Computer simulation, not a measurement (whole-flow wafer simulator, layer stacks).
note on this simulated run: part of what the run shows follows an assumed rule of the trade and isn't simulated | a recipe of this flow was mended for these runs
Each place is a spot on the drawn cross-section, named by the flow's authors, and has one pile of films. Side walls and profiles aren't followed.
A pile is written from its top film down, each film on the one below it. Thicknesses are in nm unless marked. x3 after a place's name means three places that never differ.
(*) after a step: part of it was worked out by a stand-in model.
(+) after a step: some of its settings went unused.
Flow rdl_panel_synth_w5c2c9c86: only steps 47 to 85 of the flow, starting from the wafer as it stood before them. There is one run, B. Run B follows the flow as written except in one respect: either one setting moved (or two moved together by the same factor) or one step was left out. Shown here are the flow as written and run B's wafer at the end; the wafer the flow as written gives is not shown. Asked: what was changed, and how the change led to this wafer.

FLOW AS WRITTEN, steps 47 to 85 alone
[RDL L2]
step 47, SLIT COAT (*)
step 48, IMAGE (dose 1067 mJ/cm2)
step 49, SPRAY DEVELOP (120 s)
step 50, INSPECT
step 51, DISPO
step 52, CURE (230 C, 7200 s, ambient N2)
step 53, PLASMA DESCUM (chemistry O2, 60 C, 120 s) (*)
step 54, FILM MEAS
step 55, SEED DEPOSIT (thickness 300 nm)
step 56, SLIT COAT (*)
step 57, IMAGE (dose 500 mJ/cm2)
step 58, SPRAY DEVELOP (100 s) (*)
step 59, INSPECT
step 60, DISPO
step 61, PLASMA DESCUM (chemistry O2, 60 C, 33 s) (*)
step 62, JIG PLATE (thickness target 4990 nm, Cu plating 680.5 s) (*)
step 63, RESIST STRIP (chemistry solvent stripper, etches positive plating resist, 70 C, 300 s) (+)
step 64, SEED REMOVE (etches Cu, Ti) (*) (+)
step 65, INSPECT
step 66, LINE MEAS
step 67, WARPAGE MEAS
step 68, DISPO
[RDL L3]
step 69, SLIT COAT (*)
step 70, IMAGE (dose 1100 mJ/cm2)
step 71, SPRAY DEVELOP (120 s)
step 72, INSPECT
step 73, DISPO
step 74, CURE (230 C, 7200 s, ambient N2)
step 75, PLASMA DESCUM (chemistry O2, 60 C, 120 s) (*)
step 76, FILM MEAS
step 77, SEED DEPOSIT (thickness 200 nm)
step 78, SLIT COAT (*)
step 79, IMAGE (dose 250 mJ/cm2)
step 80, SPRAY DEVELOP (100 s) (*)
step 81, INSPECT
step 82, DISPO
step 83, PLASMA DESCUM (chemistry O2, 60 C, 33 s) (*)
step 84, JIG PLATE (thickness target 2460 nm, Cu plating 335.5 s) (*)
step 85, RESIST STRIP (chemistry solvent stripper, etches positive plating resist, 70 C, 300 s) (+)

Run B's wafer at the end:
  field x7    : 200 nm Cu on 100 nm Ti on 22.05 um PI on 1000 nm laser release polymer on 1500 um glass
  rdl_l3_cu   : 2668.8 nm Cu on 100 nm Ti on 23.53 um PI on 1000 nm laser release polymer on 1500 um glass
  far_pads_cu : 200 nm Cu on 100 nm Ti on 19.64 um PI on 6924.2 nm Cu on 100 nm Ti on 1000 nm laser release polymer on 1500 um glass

What caused this: step 62, JIG PLATE: Cu plating 502.9 s was run, though the flow has Cu plating 680.5 s.

Step by step, how the change led to this:
  step 62, JIG PLATE (thickness target 4990 nm, Cu plating 680.5 s) (*)
      rdl_l2_cu, rdl_l2_land, rdl_l2_via, rdl_l2_rim, rdl_l3_land, rdl_l3_via: Cu gains 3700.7 (in the flow as written it would be: Cu gains 5007.5)
  step 69, SLIT COAT (*)
      rdl_l2_space: PI gains 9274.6 (in the flow as written it would be: PI gains 10.31 um)
      field x7, rdl_l4_land x2: PI gains 7531.5 (in the flow as written it would be: PI gains 7936.4)
      (also at 12 further places)
  step 78, SLIT COAT (*)
      rdl_l2_space: ILINE-POS-THICK-GRADE-A gains 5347 (new film) (in the flow as written it would be: ILINE-POS-THICK-GRADE-A gains 5535.4 (new film))
      rdl_l1_rim: ILINE-POS-THICK-GRADE-A gains 4912.3 (new film) (in the flow as written it would be: ILINE-POS-THICK-GRADE-A gains 5099.6 (new film))
      (also at 3 further places)
  step 80, SPRAY DEVELOP (100 s) (*)
      rdl_l3_land: ILINE-POS-THICK-GRADE-A loses 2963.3 (all of it) (in the flow as written it would be: ILINE-POS-THICK-GRADE-A loses 2880.1 (all of it))
  step 85, RESIST STRIP (chemistry solvent stripper, etches positive plating resist, 70 C, 300 s) (+)
      rdl_l2_space: ILINE-POS-THICK-GRADE-A loses 5317.3 (all of it) (in the flow as written it would be: ILINE-POS-THICK-GRADE-A loses 5505.7 (all of it))
      rdl_l1_rim: ILINE-POS-THICK-GRADE-A loses 4882.6 (all of it) (in the flow as written it would be: ILINE-POS-THICK-GRADE-A loses 5069.9 (all of it))
      (also at 2 further places)
